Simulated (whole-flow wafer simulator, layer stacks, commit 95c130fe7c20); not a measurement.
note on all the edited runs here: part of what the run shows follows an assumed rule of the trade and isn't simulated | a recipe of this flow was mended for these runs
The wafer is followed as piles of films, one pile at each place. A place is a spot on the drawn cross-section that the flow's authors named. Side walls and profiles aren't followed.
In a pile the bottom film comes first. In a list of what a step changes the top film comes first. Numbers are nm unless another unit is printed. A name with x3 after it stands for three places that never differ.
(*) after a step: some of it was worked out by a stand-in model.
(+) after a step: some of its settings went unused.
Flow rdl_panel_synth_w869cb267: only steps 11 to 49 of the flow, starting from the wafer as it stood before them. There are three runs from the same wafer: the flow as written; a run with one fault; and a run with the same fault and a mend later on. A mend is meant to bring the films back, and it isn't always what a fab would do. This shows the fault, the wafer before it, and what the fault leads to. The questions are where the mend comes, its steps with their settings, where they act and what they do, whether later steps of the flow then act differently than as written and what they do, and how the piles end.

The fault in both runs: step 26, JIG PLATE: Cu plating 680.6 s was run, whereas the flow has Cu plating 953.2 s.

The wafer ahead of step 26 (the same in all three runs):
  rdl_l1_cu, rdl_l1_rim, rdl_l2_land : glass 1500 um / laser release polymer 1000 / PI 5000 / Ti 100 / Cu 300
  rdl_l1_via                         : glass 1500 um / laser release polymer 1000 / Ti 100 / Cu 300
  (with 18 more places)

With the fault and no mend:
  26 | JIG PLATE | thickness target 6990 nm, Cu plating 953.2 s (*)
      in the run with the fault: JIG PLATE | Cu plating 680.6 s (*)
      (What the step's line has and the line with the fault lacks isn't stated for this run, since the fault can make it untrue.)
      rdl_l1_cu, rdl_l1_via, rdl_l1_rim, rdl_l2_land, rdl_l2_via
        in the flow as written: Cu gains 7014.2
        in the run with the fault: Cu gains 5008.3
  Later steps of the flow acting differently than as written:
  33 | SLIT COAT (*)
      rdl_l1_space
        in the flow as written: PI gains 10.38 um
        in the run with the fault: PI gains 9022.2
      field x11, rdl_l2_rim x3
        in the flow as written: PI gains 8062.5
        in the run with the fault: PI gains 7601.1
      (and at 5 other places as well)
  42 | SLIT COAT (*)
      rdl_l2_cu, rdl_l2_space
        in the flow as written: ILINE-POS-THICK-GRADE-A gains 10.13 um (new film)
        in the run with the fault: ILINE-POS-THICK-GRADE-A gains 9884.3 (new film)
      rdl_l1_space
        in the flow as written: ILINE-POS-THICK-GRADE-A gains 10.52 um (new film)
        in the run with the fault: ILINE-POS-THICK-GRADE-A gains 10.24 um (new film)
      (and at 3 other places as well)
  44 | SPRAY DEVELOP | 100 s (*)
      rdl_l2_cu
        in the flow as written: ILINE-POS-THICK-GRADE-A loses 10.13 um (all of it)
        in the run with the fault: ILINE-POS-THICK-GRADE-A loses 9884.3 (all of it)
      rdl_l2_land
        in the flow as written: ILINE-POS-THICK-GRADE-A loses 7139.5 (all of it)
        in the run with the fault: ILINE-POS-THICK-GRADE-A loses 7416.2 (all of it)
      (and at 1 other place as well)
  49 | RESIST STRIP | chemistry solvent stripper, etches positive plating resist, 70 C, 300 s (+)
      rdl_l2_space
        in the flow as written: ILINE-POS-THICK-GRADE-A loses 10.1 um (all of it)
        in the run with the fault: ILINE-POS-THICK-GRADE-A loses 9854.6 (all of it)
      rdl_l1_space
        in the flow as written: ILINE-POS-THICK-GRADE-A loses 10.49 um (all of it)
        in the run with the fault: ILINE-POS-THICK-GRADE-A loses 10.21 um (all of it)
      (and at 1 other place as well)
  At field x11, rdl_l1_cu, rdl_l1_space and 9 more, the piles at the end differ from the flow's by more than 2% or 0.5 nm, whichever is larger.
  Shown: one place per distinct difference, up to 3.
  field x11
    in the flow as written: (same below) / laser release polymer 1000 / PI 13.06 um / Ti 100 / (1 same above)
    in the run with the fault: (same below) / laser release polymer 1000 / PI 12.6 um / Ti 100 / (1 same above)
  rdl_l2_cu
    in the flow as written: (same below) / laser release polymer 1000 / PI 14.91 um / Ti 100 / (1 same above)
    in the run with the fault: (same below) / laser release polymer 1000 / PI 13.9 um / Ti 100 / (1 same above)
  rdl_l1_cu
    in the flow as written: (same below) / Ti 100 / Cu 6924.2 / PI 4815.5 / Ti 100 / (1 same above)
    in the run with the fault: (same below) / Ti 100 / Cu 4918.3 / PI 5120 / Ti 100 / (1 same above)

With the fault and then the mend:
  After step 26 comes the mend.
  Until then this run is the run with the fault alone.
  26a | JIG PLATE | Cu plating 272.6 s (*) (the flow's step 26 again, with other settings)
      rdl_l1_cu, rdl_l1_via, rdl_l1_rim, rdl_l2_land, rdl_l2_via
        Cu gains 2006
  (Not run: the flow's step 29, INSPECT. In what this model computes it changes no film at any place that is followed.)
  Later steps of the flow that are run all act as written at every place that is followed.
  At every place that both follow, the piles at the end match the flow's.
